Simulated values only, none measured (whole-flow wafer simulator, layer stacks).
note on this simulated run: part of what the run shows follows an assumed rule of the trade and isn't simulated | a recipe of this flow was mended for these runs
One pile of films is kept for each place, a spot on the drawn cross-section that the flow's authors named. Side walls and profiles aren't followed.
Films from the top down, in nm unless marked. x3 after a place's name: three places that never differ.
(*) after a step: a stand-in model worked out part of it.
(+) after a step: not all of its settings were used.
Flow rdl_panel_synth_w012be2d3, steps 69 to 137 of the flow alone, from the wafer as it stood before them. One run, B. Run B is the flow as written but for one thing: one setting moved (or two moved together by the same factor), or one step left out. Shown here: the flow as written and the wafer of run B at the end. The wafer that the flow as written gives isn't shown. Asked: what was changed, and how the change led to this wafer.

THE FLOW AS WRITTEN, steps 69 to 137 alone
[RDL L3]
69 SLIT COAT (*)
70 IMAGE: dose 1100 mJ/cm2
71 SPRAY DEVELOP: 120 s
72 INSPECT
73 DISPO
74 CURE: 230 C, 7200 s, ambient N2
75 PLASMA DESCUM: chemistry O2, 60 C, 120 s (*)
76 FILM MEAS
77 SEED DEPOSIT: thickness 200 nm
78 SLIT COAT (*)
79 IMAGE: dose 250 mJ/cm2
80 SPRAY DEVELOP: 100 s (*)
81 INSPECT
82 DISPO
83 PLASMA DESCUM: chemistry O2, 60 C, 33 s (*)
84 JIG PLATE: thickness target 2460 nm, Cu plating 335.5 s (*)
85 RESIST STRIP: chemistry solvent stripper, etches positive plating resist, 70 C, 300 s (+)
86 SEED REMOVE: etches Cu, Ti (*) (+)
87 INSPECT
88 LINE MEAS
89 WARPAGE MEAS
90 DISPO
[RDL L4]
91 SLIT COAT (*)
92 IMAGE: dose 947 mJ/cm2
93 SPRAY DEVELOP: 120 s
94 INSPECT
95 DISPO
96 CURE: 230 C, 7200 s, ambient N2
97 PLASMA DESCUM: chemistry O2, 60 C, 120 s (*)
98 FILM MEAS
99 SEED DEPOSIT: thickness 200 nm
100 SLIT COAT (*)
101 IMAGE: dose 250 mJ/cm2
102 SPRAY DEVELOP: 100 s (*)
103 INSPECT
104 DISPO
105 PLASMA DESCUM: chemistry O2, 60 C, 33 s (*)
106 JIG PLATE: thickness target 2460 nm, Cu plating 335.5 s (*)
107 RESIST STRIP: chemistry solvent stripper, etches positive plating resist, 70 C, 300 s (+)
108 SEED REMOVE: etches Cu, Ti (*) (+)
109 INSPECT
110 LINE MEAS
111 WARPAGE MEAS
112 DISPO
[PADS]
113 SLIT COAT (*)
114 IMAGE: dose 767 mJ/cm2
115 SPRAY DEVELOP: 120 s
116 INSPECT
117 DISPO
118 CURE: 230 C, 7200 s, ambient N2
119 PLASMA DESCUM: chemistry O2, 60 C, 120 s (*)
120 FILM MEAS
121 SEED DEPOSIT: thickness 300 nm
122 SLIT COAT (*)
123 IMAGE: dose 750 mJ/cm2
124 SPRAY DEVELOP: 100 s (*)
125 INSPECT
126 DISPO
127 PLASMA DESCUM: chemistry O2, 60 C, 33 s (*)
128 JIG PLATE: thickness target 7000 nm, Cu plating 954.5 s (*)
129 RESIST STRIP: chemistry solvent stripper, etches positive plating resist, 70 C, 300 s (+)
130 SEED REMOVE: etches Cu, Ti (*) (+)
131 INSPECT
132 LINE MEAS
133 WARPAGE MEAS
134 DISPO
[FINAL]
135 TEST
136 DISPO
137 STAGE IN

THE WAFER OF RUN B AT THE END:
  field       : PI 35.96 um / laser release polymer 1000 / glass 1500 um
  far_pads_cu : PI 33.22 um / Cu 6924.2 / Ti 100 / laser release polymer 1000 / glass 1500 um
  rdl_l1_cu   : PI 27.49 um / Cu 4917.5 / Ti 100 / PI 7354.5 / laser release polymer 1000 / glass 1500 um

The cause: step 84, JIG PLATE: Cu plating 234.8 s was run, where the flow has Cu plating 335.5 s.

How the change led to this, step by step:
  84 JIG PLATE: thickness target 2460 nm, Cu plating 335.5 s (*)
      rdl_l3_cu, rdl_l3_land, rdl_l3_via, rdl_l4_land, rdl_l4_via: Cu +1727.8 (as written it would be: Cu +2468.8)
  91 SLIT COAT (*)
      field, pads_cu, pads_space, pads_land, pads_via: PI +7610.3 (as written it would be: PI +8112.6)
      far_pads_cu: PI +7332.6 (as written it would be: PI +7829.7)
      (and at 15 more places)
  100 SLIT COAT (*)
      rdl_l3_land: ILINE-POS-THICK-GRADE-A +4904 (new film) (as written it would be: ILINE-POS-THICK-GRADE-A +4693.2 (new film))
      rdl_l3_via: ILINE-POS-THICK-GRADE-A +4910.2 (new film) (as written it would be: ILINE-POS-THICK-GRADE-A +4627.8 (new film))
      (and at 1 more place)
  102 SPRAY DEVELOP: 100 s (*)
      rdl_l4_land: ILINE-POS-THICK-GRADE-A -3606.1 (all of it) (as written it would be: ILINE-POS-THICK-GRADE-A -3532.2 (all of it))
  107 RESIST STRIP: chemistry solvent stripper, etches positive plating resist, 70 C, 300 s (+)
      rdl_l3_land: ILINE-POS-THICK-GRADE-A -4874.3 (all of it) (as written it would be: ILINE-POS-THICK-GRADE-A -4663.5 (all of it))
      rdl_l3_via: ILINE-POS-THICK-GRADE-A -4880.5 (all of it) (as written it would be: ILINE-POS-THICK-GRADE-A -4598.1 (all of it))
  113 SLIT COAT (*)
      rdl_l3_land: PI +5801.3 (as written it would be: PI +5597.9)
      rdl_l3_via: PI +5808.9 (as written it would be: PI +5534.5)
      (and at 1 more place)
  122 SLIT COAT (*)
      rdl_l2_cu, rdl_l2_space: ILINE-POS-THICK-GRADE-A +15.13 um (new film) (as written it would be: ILINE-POS-THICK-GRADE-A +15.12 um (new film))
      rdl_l1_land: ILINE-POS-THICK-GRADE-A +14.82 um (new film) (as written it would be: ILINE-POS-THICK-GRADE-A +14.83 um (new film))
      (and at 10 more places)
  129 RESIST STRIP: chemistry solvent stripper, etches positive plating resist, 70 C, 300 s (+)
      rdl_l2_cu, rdl_l2_space: ILINE-POS-THICK-GRADE-A -15.1 um (all of it) (as written it would be: ILINE-POS-THICK-GRADE-A -15.09 um (all of it))
      rdl_l1_land: ILINE-POS-THICK-GRADE-A -14.79 um (all of it) (as written it would be: ILINE-POS-THICK-GRADE-A -14.8 um (all of it))
      (and at 10 more places)
